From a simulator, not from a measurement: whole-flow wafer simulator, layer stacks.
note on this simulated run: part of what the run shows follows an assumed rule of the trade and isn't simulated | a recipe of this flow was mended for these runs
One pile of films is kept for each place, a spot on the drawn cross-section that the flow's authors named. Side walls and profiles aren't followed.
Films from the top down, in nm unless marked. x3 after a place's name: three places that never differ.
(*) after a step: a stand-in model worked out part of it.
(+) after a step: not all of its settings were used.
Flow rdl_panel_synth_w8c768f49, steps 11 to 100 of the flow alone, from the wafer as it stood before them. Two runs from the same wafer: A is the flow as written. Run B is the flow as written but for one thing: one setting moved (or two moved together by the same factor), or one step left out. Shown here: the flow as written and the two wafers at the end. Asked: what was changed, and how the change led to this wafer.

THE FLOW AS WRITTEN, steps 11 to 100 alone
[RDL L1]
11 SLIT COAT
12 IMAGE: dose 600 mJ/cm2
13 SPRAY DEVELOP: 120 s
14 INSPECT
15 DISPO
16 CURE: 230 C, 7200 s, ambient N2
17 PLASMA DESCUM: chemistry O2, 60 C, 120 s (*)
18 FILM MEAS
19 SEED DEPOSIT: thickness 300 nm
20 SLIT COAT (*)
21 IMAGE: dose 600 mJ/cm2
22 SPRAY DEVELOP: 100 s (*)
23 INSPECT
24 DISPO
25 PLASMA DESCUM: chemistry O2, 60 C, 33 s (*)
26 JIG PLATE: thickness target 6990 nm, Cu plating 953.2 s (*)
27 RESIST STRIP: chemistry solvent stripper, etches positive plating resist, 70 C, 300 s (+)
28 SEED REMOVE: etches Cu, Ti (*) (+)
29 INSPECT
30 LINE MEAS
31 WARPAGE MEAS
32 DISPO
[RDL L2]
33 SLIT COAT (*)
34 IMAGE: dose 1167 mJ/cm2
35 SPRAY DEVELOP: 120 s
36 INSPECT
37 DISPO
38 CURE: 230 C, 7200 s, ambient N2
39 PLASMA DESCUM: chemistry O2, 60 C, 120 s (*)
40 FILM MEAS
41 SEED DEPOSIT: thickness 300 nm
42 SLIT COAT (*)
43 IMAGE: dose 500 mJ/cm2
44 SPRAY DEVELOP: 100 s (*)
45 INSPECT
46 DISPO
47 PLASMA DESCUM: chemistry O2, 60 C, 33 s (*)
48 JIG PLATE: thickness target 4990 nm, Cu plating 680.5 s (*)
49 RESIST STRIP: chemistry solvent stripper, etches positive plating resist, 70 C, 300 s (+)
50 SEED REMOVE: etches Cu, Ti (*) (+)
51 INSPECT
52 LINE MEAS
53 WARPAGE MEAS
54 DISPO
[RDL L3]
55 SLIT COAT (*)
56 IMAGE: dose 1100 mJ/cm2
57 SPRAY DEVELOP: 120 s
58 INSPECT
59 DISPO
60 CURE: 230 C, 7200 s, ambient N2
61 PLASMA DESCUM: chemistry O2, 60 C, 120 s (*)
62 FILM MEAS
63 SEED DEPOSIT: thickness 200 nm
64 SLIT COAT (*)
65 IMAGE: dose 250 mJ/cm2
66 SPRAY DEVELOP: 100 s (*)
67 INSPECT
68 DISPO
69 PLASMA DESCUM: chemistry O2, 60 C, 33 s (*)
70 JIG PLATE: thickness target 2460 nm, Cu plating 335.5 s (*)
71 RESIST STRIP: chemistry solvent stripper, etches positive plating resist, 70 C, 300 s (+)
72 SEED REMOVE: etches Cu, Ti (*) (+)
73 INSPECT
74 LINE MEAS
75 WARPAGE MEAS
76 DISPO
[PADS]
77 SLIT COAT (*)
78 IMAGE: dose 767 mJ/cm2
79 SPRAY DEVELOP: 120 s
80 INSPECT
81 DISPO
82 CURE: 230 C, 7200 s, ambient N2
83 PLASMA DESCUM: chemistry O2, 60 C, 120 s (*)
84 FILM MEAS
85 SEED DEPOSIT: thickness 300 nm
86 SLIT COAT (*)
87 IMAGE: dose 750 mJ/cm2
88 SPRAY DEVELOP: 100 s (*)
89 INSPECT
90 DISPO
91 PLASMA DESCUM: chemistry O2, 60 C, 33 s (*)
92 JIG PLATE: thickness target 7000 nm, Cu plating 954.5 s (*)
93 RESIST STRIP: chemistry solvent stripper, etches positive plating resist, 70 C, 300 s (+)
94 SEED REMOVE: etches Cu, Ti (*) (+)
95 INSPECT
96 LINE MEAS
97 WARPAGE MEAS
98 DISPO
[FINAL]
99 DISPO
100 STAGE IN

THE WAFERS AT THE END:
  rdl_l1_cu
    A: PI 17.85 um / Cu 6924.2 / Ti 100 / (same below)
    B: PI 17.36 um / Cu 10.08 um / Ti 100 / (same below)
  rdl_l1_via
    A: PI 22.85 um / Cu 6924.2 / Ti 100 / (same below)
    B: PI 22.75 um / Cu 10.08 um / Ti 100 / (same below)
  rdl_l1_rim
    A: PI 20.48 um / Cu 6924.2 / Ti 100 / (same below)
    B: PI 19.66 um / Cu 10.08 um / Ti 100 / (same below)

The cause: step 26, JIG PLATE: Cu plating 1382 s was run, where the flow has Cu plating 953.2 s.

How the change led to this, step by step:
  26 JIG PLATE: thickness target 6990 nm, Cu plating 953.2 s (*)
      rdl_l1_cu, rdl_l1_via, rdl_l1_rim, rdl_l2_land, rdl_l2_via: A Cu +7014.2 | B Cu +10.17 um
  33 SLIT COAT (*)
      rdl_l2_cu, rdl_l2_space: A PI +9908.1 | B PI +11.56 um
      field, rdl_l3_cu, rdl_l3_space and 7 more: A PI +8062.5 | B PI +8815.5
      (and at 5 more places)
  42 SLIT COAT (*)
      rdl_l1_via: A ILINE-POS-THICK-GRADE-A +10.08 um (new film) | B ILINE-POS-THICK-GRADE-A +9661.3 (new film)
      rdl_l2_cu, rdl_l2_space: A ILINE-POS-THICK-GRADE-A +10.13 um (new film) | B ILINE-POS-THICK-GRADE-A +10.47 um (new film)
      (and at 4 more places)
  44 SPRAY DEVELOP: 100 s (*)
      rdl_l2_cu: A ILINE-POS-THICK-GRADE-A -10.13 um (all of it) | B ILINE-POS-THICK-GRADE-A -10.47 um (all of it)
      rdl_l2_land: A ILINE-POS-THICK-GRADE-A -7139.5 (all of it) | B ILINE-POS-THICK-GRADE-A -6744.9 (all of it)
      (and at 1 more place)
  49 RESIST STRIP: chemistry solvent stripper, etches positive plating resist, 70 C, 300 s (+)
      rdl_l1_via: A ILINE-POS-THICK-GRADE-A -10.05 um (all of it) | B ILINE-POS-THICK-GRADE-A -9631.6 (all of it)
      rdl_l1_space: A ILINE-POS-THICK-GRADE-A -10.49 um (all of it) | B ILINE-POS-THICK-GRADE-A -10.87 um (all of it)
      (and at 2 more places)
  55 SLIT COAT (*)
      rdl_l1_space: A PI +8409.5 | B PI +8734.8
      rdl_l1_via: A PI +8010.4 | B PI +7657.1
      (and at 5 more places)
  64 SLIT COAT (*)
      rdl_l1_space: A ILINE-POS-THICK-GRADE-A +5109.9 (new film) | B ILINE-POS-THICK-GRADE-A +5254.1 (new film)
      rdl_l1_via: A ILINE-POS-THICK-GRADE-A +4989.6 (new film) | B ILINE-POS-THICK-GRADE-A +4774.3 (new film)
      (and at 4 more places)
  71 RESIST STRIP: chemistry solvent stripper, etches positive plating resist, 70 C, 300 s (+)
      rdl_l1_space: A ILINE-POS-THICK-GRADE-A -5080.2 (all of it) | B ILINE-POS-THICK-GRADE-A -5224.4 (all of it)
      rdl_l1_via: A ILINE-POS-THICK-GRADE-A -4959.9 (all of it) | B ILINE-POS-THICK-GRADE-A -4744.6 (all of it)
      (and at 4 more places)
  77 SLIT COAT (*)
      rdl_l1_via: A PI +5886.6 | B PI +5697.9
      rdl_l2_cu: A PI +6131.9 | B PI +6295.7
      (and at 3 more places)
  86 SLIT COAT (*)
      rdl_l1_cu: A ILINE-POS-THICK-GRADE-A +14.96 um (new film) | B ILINE-POS-THICK-GRADE-A +15.03 um (new film)
      rdl_l1_space: A ILINE-POS-THICK-GRADE-A +15.05 um (new film) | B ILINE-POS-THICK-GRADE-A +15.13 um (new film)
      (and at 6 more places)
  93 RESIST STRIP: chemistry solvent stripper, etches positive plating resist, 70 C, 300 s (+)
      rdl_l1_cu: A ILINE-POS-THICK-GRADE-A -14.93 um (all of it) | B ILINE-POS-THICK-GRADE-A -15 um (all of it)
      rdl_l1_space: A ILINE-POS-THICK-GRADE-A -15.02 um (all of it) | B ILINE-POS-THICK-GRADE-A -15.1 um (all of it)
      (and at 6 more places)
